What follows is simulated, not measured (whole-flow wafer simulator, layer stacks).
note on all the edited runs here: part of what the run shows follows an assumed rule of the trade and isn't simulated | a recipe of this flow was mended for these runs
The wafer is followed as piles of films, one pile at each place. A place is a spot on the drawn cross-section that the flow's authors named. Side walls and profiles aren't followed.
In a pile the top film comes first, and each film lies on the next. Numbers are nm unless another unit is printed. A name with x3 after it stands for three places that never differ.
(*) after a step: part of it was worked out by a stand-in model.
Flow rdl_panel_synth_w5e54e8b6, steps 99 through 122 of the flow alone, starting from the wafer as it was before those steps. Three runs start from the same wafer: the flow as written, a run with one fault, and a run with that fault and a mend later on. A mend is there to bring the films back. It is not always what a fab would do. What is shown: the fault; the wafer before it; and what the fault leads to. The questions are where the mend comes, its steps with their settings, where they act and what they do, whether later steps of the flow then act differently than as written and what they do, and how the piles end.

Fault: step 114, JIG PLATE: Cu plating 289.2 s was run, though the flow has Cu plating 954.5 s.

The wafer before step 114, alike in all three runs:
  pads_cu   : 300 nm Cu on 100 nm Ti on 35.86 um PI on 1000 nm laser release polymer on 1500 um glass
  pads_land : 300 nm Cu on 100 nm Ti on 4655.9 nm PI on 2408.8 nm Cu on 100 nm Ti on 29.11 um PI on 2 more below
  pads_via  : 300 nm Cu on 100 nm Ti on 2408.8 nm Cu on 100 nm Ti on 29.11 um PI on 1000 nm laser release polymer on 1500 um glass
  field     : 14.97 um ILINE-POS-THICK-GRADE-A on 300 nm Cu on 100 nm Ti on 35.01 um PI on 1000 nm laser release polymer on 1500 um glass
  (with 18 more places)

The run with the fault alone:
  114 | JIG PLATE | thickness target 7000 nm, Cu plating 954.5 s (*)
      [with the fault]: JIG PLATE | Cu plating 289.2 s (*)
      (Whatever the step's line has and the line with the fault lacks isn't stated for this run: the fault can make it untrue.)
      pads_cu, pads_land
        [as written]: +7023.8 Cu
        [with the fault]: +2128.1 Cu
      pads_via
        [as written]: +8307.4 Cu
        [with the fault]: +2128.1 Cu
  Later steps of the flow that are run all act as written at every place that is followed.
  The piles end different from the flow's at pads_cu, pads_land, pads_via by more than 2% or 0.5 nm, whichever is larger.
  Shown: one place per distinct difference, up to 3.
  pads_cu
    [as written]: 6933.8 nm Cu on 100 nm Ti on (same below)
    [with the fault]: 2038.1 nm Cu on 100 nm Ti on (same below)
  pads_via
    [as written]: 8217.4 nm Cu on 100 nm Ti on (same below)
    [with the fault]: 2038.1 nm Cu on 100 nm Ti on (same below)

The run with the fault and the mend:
  After step 114 comes the mend.
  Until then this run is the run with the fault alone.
  114a | JIG PLATE | Cu plating 665.3 s (*) (the flow's step 114 again, with other settings)
      pads_cu, pads_land
        +4895.7 Cu
      pads_via
        +6179.3 Cu
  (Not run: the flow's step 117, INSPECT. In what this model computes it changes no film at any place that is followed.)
  Later steps of the flow that are run all act as written at every place that is followed.
  The piles end the same as the flow's at every place that both follow.
